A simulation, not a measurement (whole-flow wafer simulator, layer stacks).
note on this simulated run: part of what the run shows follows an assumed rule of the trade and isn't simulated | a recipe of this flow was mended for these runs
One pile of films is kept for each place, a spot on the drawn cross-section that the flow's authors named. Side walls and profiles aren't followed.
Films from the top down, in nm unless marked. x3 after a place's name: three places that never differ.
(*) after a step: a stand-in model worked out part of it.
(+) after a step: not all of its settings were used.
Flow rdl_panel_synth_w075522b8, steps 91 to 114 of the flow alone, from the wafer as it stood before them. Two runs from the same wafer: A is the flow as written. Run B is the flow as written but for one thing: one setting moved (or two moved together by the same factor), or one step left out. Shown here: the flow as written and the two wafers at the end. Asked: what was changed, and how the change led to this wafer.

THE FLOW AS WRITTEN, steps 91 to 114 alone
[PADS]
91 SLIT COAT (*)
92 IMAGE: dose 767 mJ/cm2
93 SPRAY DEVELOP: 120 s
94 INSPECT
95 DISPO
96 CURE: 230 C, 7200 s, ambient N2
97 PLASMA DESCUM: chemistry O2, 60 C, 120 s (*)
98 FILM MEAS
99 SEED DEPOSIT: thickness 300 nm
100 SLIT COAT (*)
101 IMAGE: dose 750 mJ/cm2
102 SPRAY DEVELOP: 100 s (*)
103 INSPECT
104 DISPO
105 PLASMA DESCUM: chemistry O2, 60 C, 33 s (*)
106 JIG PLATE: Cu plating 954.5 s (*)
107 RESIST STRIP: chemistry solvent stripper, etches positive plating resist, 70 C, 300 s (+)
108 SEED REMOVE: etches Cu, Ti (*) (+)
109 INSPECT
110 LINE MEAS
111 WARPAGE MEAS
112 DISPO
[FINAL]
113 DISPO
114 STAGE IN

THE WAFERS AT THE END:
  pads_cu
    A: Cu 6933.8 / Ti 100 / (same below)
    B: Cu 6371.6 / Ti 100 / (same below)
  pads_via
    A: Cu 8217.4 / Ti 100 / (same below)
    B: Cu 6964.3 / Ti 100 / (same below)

The cause: step 106, JIG PLATE: Cu plating 878.1 s was run, where the flow has Cu plating 954.5 s.

How the change led to this, step by step:
  106 JIG PLATE: Cu plating 954.5 s (*)
      pads_cu, pads_land: A Cu +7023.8 | B Cu +6461.6
      pads_via: A Cu +8307.4 | B Cu +7054.3
